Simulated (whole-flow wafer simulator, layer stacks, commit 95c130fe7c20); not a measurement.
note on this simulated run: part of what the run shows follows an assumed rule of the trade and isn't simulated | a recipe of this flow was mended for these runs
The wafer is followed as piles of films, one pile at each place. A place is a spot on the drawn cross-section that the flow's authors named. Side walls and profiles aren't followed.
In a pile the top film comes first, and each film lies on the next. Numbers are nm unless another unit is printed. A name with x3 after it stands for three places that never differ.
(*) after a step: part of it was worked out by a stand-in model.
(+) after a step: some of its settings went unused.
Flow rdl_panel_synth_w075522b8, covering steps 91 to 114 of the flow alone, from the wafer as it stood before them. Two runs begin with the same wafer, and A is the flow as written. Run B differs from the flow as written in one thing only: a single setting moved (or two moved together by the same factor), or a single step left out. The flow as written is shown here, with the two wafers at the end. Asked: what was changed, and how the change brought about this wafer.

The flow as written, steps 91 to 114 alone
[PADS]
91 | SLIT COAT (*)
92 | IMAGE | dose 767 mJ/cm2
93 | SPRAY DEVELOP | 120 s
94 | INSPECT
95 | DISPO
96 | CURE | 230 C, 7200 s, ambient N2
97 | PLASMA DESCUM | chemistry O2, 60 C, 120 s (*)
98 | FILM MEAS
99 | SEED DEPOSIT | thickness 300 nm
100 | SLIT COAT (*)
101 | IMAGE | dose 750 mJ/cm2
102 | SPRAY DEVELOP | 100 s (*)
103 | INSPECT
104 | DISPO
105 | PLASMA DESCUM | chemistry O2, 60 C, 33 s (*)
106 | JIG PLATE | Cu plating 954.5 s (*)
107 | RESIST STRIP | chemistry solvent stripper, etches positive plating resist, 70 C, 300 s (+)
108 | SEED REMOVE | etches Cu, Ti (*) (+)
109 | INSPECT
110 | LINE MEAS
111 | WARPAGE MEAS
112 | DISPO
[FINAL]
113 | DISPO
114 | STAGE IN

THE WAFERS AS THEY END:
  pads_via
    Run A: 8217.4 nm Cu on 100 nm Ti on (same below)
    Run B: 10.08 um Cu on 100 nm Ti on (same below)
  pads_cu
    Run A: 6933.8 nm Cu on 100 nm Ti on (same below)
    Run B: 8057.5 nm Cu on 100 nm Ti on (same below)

Cause: step 106, JIG PLATE: Cu plating 1107 s was run, while the flow as written has Cu plating 954.5 s.

The path from the change to this, step by step:
  106 | JIG PLATE | Cu plating 954.5 s (*)
      pads_via: A Cu gains 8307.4 | B Cu gains 10.17 um
      pads_cu, pads_land: A Cu gains 7023.8 | B Cu gains 8147.5
